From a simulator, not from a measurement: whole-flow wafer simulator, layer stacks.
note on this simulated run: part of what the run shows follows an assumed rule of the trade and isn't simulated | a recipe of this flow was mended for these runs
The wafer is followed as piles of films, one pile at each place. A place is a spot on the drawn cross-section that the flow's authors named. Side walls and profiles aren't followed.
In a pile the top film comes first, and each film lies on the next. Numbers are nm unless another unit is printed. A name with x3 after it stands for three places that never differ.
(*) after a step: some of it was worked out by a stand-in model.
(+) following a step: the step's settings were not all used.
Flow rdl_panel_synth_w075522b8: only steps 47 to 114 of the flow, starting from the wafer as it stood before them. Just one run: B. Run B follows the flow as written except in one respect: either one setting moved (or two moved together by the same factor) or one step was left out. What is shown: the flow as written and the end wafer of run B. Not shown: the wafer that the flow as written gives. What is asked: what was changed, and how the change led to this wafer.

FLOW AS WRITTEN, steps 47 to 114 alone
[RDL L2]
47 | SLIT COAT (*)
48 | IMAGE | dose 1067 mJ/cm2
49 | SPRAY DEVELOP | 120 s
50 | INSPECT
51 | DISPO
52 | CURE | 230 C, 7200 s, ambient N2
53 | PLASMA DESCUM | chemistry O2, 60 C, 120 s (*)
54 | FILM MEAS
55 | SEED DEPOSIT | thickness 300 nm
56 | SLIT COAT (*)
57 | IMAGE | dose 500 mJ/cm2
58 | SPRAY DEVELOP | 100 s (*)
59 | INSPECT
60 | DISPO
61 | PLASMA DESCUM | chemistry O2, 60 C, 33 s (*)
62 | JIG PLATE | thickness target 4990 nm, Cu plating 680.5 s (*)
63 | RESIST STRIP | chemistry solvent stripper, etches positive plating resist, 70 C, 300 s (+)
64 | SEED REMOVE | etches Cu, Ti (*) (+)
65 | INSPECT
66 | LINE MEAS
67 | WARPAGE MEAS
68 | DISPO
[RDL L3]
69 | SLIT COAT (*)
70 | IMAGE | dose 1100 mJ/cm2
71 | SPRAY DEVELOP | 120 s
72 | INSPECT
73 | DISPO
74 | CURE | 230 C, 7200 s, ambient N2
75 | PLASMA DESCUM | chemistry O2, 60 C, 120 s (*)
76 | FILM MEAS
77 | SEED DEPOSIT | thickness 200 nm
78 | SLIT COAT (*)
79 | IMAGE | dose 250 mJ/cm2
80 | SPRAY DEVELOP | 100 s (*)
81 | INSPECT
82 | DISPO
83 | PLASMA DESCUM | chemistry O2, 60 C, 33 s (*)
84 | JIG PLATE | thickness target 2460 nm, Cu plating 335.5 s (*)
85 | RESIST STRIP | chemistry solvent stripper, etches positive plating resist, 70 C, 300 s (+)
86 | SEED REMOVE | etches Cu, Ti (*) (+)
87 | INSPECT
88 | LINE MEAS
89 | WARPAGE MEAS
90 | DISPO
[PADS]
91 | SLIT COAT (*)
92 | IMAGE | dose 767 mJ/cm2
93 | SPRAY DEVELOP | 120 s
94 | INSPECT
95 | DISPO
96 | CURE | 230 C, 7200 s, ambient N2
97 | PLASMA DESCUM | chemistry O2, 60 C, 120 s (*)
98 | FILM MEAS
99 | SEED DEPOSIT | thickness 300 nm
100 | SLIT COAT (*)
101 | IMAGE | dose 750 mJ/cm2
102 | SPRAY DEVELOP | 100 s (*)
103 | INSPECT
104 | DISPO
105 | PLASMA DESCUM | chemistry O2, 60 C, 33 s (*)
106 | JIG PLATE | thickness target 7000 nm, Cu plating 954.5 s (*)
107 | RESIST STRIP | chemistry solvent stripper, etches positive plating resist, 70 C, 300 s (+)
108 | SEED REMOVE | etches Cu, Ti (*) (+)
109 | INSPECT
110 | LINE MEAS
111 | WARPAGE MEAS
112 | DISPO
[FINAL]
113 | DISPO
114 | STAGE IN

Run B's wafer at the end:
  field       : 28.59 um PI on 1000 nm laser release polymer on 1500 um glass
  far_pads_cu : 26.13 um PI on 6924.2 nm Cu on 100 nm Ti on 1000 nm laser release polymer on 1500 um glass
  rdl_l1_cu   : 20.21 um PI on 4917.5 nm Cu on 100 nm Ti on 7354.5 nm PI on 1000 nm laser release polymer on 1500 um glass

The reason: step 62, JIG PLATE: Cu plating 782.6 s was run, whereas the flow has Cu plating 680.5 s.

How this came from the change, step by step:
  62 | JIG PLATE | thickness target 4990 nm, Cu plating 680.5 s (*)
      rdl_l2_cu, rdl_l2_land, rdl_l2_via, rdl_l2_rim, rdl_l3_land, rdl_l3_via: +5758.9 Cu (it would be, as written: +5007.5 Cu)
  69 | SLIT COAT (*)
      rdl_l3_cu, rdl_l3_space: +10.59 um PI (it would be, as written: +9998.1 PI)
      rdl_l1_rim: +10.01 um PI (it would be, as written: +9339.9 PI)
      (also at 13 further places)
  78 | SLIT COAT (*)
      rdl_l2_space: +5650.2 ILINE-POS-THICK-GRADE-A (new film) (it would be, as written: +5535.4 ILINE-POS-THICK-GRADE-A (new film))
      rdl_l1_rim: +5217.6 ILINE-POS-THICK-GRADE-A (new film) (it would be, as written: +5099.6 ILINE-POS-THICK-GRADE-A (new film))
      (also at 1 further place)
  85 | RESIST STRIP | chemistry solvent stripper, etches positive plating resist, 70 C, 300 s (+)
      rdl_l2_space: -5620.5 ILINE-POS-THICK-GRADE-A (all of it) (it would be, as written: -5505.7 ILINE-POS-THICK-GRADE-A (all of it))
      rdl_l1_rim: -5187.9 ILINE-POS-THICK-GRADE-A (all of it) (it would be, as written: -5069.9 ILINE-POS-THICK-GRADE-A (all of it))
      (also at 1 further place)
  91 | SLIT COAT (*)
      rdl_l2_via: +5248 PI (it would be, as written: +5469 PI)
      rdl_l3_via: +10.4 um PI (new film) (it would be, as written: +10.46 um PI (new film))
  100 | SLIT COAT (*)
      rdl_l1_land: +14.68 um ILINE-POS-THICK-GRADE-A (new film) (it would be, as written: +14.67 um ILINE-POS-THICK-GRADE-A (new film))
      rdl_l1_via: +14.71 um ILINE-POS-THICK-GRADE-A (new film) (it would be, as written: +14.7 um ILINE-POS-THICK-GRADE-A (new film))
      (also at 9 further places)
  107 | RESIST STRIP | chemistry solvent stripper, etches positive plating resist, 70 C, 300 s (+)
      rdl_l1_land: -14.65 um ILINE-POS-THICK-GRADE-A (all of it) (it would be, as written: -14.64 um ILINE-POS-THICK-GRADE-A (all of it))
      rdl_l2_cu: -15.27 um ILINE-POS-THICK-GRADE-A (all of it) (it would be, as written: -15.21 um ILINE-POS-THICK-GRADE-A (all of it))
      (also at 8 further places)
